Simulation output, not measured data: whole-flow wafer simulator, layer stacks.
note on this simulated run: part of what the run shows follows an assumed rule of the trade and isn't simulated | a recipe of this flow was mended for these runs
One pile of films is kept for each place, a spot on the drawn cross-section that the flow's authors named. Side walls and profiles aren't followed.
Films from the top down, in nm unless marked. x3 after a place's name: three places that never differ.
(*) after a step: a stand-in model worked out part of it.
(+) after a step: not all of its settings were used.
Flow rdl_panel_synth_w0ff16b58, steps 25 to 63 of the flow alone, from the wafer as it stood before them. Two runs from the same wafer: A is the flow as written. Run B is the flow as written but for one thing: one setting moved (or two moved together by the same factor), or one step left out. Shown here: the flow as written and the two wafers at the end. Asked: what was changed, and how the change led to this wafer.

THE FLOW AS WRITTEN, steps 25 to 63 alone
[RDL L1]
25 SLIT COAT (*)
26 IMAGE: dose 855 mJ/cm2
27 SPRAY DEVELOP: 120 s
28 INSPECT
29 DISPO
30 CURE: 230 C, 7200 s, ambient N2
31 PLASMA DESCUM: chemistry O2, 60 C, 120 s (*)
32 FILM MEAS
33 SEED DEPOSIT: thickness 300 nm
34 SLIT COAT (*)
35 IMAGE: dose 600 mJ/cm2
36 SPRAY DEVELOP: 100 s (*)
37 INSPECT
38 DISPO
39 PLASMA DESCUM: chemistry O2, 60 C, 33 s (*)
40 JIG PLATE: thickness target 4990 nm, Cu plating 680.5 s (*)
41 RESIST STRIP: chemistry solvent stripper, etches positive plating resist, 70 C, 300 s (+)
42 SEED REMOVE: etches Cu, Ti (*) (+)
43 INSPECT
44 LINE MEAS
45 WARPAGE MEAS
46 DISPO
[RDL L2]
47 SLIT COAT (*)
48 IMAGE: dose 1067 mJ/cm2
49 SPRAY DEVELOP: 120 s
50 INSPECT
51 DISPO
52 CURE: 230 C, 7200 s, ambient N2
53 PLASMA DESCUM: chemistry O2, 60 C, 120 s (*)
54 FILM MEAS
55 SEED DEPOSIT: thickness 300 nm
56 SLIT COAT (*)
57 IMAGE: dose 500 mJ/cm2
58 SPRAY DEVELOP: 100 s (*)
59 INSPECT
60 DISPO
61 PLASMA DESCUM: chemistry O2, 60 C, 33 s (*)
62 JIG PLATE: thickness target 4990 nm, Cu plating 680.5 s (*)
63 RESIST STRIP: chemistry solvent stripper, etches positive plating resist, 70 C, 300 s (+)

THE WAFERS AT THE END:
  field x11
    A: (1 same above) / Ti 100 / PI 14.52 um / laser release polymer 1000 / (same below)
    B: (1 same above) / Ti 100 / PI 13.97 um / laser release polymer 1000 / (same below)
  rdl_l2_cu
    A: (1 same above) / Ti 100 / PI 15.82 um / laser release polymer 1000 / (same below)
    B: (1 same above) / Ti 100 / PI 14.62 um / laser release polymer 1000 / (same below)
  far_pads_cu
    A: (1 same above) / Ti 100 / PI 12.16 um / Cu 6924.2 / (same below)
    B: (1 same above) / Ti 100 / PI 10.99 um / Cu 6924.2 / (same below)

The cause: step 40, JIG PLATE: Cu plating 347.7 s was run, where the flow has Cu plating 680.5 s.

How the change led to this, step by step:
  40 JIG PLATE: thickness target 4990 nm, Cu plating 680.5 s (*)
      rdl_l1_cu, rdl_l1_land, rdl_l1_via, rdl_l1_rim, rdl_l2_land, rdl_l2_via: A Cu +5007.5 | B Cu +2558.6
  47 SLIT COAT (*)
      field x11, rdl_l2_rim x3: A PI +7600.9 | B PI +7054.3
      rdl_l2_cu, rdl_l2_space: A PI +8899.9 | B PI +7707.8
      (and at 5 more places)
  56 SLIT COAT (*)
      rdl_l1_via: A ILINE-POS-THICK-GRADE-A +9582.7 (new film) | B ILINE-POS-THICK-GRADE-A +10.05 um (new film)
      rdl_l2_cu, rdl_l2_space: A ILINE-POS-THICK-GRADE-A +9884.2 (new film) | B ILINE-POS-THICK-GRADE-A +9562.4 (new film)
      (and at 7 more places)
  58 SPRAY DEVELOP: 100 s (*)
      rdl_l2_cu: A ILINE-POS-THICK-GRADE-A -9884.2 (all of it) | B ILINE-POS-THICK-GRADE-A -9562.4 (all of it)
      rdl_l2_land: A ILINE-POS-THICK-GRADE-A -7416.3 (all of it) | B ILINE-POS-THICK-GRADE-A -7782.4 (all of it)
      (and at 1 more place)
  63 RESIST STRIP: chemistry solvent stripper, etches positive plating resist, 70 C, 300 s (+)
      rdl_l1_via: A ILINE-POS-THICK-GRADE-A -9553 (all of it) | B ILINE-POS-THICK-GRADE-A -10.02 um (all of it)
      far_pads_cu: A ILINE-POS-THICK-GRADE-A -9903.4 (all of it) | B ILINE-POS-THICK-GRADE-A -9583.2 (all of it)
      (and at 5 more places)
